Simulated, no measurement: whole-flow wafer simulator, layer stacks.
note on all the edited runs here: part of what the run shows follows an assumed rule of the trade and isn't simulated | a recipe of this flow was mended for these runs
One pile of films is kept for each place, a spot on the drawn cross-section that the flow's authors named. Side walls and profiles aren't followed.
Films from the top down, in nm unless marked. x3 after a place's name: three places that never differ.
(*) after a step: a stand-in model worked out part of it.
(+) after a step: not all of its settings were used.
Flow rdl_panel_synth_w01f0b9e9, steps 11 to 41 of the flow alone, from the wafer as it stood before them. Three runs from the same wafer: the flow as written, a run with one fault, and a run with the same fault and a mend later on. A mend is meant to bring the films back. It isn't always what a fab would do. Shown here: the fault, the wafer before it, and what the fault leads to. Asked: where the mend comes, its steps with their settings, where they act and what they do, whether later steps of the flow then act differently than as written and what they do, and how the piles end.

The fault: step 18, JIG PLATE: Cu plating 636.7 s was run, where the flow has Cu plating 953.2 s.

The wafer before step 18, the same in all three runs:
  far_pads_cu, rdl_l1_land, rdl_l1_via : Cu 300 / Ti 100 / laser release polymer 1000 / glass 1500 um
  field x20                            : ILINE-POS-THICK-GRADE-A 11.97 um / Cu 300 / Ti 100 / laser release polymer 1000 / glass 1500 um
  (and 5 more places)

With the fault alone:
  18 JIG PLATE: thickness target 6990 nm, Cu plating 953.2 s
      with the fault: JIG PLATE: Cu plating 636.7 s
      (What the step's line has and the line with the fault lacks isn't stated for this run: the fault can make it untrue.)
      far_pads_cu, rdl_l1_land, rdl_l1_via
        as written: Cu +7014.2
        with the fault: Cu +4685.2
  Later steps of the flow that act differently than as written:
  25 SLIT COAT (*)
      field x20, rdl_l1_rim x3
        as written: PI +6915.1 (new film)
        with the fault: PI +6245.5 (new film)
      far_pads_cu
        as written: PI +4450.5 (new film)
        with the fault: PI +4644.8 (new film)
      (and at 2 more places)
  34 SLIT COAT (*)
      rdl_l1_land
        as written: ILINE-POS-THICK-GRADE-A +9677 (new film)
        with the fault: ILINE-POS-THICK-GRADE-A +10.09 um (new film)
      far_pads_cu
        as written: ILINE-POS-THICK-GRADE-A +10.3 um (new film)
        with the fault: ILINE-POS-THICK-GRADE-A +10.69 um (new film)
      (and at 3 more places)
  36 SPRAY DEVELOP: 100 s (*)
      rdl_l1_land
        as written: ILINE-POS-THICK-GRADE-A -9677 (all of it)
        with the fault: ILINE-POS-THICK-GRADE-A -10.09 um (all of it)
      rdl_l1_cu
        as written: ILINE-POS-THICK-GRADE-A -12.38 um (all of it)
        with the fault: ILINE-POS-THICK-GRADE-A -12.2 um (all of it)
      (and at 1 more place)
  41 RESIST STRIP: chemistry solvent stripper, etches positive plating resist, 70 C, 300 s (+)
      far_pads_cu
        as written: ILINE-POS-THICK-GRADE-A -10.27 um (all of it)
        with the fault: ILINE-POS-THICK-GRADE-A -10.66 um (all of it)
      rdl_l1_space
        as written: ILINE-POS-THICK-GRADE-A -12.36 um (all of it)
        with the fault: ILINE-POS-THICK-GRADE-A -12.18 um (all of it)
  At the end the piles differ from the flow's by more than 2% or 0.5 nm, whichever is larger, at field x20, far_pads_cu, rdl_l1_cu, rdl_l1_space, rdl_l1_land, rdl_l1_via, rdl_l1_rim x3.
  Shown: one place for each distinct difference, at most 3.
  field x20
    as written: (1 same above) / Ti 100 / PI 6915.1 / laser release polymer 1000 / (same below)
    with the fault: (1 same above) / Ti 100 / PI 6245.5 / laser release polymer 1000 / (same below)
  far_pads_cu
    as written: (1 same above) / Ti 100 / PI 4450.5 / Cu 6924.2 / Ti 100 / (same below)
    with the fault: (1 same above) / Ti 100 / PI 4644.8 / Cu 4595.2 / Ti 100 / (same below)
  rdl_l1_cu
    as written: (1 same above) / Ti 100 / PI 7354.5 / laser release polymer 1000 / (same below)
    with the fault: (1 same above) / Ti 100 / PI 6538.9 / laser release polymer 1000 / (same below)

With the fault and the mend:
  The mend comes after step 18.
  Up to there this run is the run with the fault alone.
  18a JIG PLATE: Cu plating 316.5 s (the flow's step 18 once more, with other settings)
      far_pads_cu, rdl_l1_land, rdl_l1_via
        Cu +2329
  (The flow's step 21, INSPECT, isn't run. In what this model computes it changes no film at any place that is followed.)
  No later step of the flow acts differently than as written at any place that is followed.
  At the end the piles are the same as the flow's at every place that both follow.
